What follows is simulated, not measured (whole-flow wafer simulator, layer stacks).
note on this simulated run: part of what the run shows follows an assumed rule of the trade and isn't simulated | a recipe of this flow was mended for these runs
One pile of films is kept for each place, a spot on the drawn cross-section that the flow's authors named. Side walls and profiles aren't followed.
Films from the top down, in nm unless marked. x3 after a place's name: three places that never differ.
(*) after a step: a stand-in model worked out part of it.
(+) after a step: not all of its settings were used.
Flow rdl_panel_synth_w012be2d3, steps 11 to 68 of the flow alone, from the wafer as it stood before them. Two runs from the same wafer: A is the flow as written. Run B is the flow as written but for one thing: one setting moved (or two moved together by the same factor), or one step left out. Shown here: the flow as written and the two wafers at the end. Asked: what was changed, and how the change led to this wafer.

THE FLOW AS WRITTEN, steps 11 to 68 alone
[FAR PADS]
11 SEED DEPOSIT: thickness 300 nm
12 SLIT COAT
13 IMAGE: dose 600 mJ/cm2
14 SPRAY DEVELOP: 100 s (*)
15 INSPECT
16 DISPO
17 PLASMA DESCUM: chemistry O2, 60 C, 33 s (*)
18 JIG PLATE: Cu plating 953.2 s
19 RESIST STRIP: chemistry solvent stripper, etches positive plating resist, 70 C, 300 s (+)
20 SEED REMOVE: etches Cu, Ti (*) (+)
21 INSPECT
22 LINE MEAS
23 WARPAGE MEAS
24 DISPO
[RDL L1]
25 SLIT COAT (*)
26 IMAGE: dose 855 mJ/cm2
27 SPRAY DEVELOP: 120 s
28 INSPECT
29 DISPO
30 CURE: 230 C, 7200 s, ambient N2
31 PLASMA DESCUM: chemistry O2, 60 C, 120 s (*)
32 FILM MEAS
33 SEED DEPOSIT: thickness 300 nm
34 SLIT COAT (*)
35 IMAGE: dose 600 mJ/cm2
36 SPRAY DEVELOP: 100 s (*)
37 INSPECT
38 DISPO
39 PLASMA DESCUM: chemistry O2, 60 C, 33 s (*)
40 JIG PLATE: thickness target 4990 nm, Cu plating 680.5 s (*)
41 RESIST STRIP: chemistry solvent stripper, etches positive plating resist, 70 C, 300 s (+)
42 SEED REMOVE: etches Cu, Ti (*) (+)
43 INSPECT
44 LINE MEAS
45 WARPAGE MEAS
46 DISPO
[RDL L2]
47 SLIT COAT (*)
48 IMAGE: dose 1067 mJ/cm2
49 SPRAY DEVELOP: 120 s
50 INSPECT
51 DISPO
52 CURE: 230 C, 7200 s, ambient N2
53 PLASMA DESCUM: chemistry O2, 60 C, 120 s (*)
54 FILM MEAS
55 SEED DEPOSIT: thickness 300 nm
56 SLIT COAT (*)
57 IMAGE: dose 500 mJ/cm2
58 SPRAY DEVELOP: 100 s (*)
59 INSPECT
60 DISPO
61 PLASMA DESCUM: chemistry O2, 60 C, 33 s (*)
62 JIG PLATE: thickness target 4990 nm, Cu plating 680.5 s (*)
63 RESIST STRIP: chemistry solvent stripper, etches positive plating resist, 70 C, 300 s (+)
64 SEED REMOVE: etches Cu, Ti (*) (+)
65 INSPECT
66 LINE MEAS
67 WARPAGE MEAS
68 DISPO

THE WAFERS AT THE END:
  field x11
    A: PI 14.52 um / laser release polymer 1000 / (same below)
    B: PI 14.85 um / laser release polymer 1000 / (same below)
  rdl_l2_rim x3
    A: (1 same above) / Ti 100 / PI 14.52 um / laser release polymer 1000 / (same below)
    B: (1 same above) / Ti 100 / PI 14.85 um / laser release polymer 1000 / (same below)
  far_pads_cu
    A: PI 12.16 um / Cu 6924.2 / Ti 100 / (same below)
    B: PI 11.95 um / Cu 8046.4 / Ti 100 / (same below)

The cause: step 18, JIG PLATE: Cu plating 1106 s was run, where the flow has Cu plating 953.2 s.

How the change led to this, step by step:
  18 JIG PLATE: Cu plating 953.2 s
      far_pads_cu, rdl_l1_land, rdl_l1_via: A Cu +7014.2 | B Cu +8136.4
  25 SLIT COAT (*)
      field x11, rdl_l2_cu, rdl_l2_space, rdl_l1_rim, rdl_l2_land, rdl_l2_via, rdl_l2_rim x3: A PI +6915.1 (new film) | B PI +7249.6 (new film)
      far_pads_cu: A PI +4450.5 (new film) | B PI +4353 (new film)
      (and at 2 more places)
  34 SLIT COAT (*)
      far_pads_cu: A ILINE-POS-THICK-GRADE-A +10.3 um (new film) | B ILINE-POS-THICK-GRADE-A +10.12 um (new film)
      rdl_l1_cu: A ILINE-POS-THICK-GRADE-A +12.38 um (new film) | B ILINE-POS-THICK-GRADE-A +12.47 um (new film)
      (and at 3 more places)
  36 SPRAY DEVELOP: 100 s (*)
      rdl_l1_cu: A ILINE-POS-THICK-GRADE-A -12.38 um (all of it) | B ILINE-POS-THICK-GRADE-A -12.47 um (all of it)
      rdl_l1_land: A ILINE-POS-THICK-GRADE-A -9677 (all of it) | B ILINE-POS-THICK-GRADE-A -9481.8 (all of it)
      (and at 1 more place)
  41 RESIST STRIP: chemistry solvent stripper, etches positive plating resist, 70 C, 300 s (+)
      far_pads_cu: A ILINE-POS-THICK-GRADE-A -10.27 um (all of it) | B ILINE-POS-THICK-GRADE-A -10.09 um (all of it)
      rdl_l1_space: A ILINE-POS-THICK-GRADE-A -12.36 um (all of it) | B ILINE-POS-THICK-GRADE-A -12.45 um (all of it)
  47 SLIT COAT (*)
      rdl_l1_space: A PI +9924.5 | B PI +10.11 um
      rdl_l1_cu: A PI +5962.6 (new film) | B PI +6120.1 (new film)
      (and at 1 more place)
  56 SLIT COAT (*)
      rdl_l1_cu: A ILINE-POS-THICK-GRADE-A +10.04 um (new film) | B ILINE-POS-THICK-GRADE-A +10.16 um (new film)
      rdl_l1_space: A ILINE-POS-THICK-GRADE-A +11.02 um (new film) | B ILINE-POS-THICK-GRADE-A +11.13 um (new film)
  63 RESIST STRIP: chemistry solvent stripper, etches positive plating resist, 70 C, 300 s (+)
      rdl_l1_cu: A ILINE-POS-THICK-GRADE-A -10.01 um (all of it) | B ILINE-POS-THICK-GRADE-A -10.13 um (all of it)
      rdl_l1_space: A ILINE-POS-THICK-GRADE-A -10.99 um (all of it) | B ILINE-POS-THICK-GRADE-A -11.1 um (all of it)
